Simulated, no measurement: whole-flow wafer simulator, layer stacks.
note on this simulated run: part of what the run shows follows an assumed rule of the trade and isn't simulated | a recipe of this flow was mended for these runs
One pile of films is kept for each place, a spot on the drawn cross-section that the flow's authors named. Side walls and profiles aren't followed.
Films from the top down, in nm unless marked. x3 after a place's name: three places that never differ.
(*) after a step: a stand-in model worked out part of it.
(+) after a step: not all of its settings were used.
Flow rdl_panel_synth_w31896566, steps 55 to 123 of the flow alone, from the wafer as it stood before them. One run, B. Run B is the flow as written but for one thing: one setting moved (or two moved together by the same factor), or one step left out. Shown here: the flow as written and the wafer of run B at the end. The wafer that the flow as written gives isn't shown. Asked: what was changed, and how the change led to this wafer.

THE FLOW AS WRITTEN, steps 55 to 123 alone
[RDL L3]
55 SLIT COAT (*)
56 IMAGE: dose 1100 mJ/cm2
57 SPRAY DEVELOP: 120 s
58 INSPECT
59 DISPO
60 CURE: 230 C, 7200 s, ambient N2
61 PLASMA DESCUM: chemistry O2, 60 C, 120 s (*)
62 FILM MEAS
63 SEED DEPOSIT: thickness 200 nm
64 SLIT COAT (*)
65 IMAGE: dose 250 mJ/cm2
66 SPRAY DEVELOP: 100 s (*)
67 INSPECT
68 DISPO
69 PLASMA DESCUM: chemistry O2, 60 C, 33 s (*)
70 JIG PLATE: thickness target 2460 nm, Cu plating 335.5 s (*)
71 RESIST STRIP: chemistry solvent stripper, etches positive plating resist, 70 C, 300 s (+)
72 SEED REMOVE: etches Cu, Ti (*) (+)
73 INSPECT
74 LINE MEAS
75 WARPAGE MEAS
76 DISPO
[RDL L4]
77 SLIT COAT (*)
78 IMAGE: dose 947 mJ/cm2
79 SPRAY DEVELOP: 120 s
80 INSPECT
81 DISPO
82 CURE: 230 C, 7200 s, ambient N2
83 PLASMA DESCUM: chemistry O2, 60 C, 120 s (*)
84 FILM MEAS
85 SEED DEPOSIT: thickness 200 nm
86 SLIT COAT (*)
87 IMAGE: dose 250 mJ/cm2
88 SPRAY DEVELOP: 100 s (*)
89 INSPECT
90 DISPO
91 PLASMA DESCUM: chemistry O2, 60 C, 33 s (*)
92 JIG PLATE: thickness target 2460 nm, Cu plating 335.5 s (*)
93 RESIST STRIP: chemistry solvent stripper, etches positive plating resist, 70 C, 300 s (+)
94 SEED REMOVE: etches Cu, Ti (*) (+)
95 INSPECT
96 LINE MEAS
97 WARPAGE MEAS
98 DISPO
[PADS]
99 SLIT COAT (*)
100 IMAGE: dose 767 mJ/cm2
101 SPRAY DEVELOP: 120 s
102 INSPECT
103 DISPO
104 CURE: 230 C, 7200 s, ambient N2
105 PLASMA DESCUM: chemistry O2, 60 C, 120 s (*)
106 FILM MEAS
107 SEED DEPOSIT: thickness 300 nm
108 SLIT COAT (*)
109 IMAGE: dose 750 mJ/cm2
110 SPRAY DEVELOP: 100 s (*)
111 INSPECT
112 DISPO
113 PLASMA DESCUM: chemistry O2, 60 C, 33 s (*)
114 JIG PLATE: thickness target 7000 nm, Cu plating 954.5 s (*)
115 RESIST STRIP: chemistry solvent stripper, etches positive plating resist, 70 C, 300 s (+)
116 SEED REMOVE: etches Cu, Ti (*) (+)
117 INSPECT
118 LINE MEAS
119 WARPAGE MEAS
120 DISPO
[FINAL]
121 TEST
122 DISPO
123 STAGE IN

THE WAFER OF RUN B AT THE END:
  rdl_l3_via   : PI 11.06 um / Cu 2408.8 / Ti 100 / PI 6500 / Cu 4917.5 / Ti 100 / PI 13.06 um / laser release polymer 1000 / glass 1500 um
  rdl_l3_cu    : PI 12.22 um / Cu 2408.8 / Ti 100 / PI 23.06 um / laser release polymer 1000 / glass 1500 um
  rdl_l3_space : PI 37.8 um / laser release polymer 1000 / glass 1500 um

The cause: step 57, SPRAY DEVELOP: 120 s, was left out.

How the change led to this, step by step:
  64 SLIT COAT (*)
      rdl_l3_cu, rdl_l3_space: ILINE-POS-THICK-GRADE-A +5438 (new film) (as written it would be: ILINE-POS-THICK-GRADE-A +4624.3 (new film))
      rdl_l2_rim: ILINE-POS-THICK-GRADE-A +4816.6 (new film) (as written it would be: ILINE-POS-THICK-GRADE-A +3695.4 (new film))
      (and at 2 more places)
  66 SPRAY DEVELOP: 100 s (*)
      rdl_l3_cu: ILINE-POS-THICK-GRADE-A -5438 (all of it) (as written it would be: ILINE-POS-THICK-GRADE-A -4624.3 (all of it))
      rdl_l3_land: ILINE-POS-THICK-GRADE-A -4579.7 (all of it) (as written it would be: ILINE-POS-THICK-GRADE-A -2880.1 (all of it))
      (and at 1 more place)
  71 RESIST STRIP: chemistry solvent stripper, etches positive plating resist, 70 C, 300 s (+)
      rdl_l3_space: ILINE-POS-THICK-GRADE-A -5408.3 (all of it) (as written it would be: ILINE-POS-THICK-GRADE-A -4594.6 (all of it))
      rdl_l2_rim: ILINE-POS-THICK-GRADE-A -4786.9 (all of it) (as written it would be: ILINE-POS-THICK-GRADE-A -3665.7 (all of it))
  77 SLIT COAT (*)
      rdl_l3_via: PI +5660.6 (new film) (as written it would be: PI +11.89 um (new film))
      rdl_l3_land: PI +5612.1 (new film) (as written it would be: PI +5476.5 (new film))
  86 SLIT COAT (*)
      rdl_l3_via: ILINE-POS-THICK-GRADE-A +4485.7 (new film) (as written it would be: ILINE-POS-THICK-GRADE-A +4627.8 (new film))
  93 RESIST STRIP: chemistry solvent stripper, etches positive plating resist, 70 C, 300 s (+)
      rdl_l3_via: ILINE-POS-THICK-GRADE-A -4456 (all of it) (as written it would be: ILINE-POS-THICK-GRADE-A -4598.1 (all of it))
  99 SLIT COAT (*)
      rdl_l3_via: PI +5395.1 (as written it would be: PI +5534.5)
  108 SLIT COAT (*)
      rdl_l3_cu: ILINE-POS-THICK-GRADE-A +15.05 um (new film) (as written it would be: ILINE-POS-THICK-GRADE-A +15.04 um (new film))
      rdl_l3_space: ILINE-POS-THICK-GRADE-A +15.04 um (new film) (as written it would be: ILINE-POS-THICK-GRADE-A +15.03 um (new film))
      (and at 3 more places)
  115 RESIST STRIP: chemistry solvent stripper, etches positive plating resist, 70 C, 300 s (+)
      rdl_l3_cu: ILINE-POS-THICK-GRADE-A -15.02 um (all of it) (as written it would be: ILINE-POS-THICK-GRADE-A -15.01 um (all of it))
      rdl_l3_space: ILINE-POS-THICK-GRADE-A -15.01 um (all of it) (as written it would be: ILINE-POS-THICK-GRADE-A -15 um (all of it))
      (and at 3 more places)
Counting metal films that touch as one body, rdl_l3_via has 2 bodies (between them, from the top down: PI 6500); the flow as written gives 1 body.
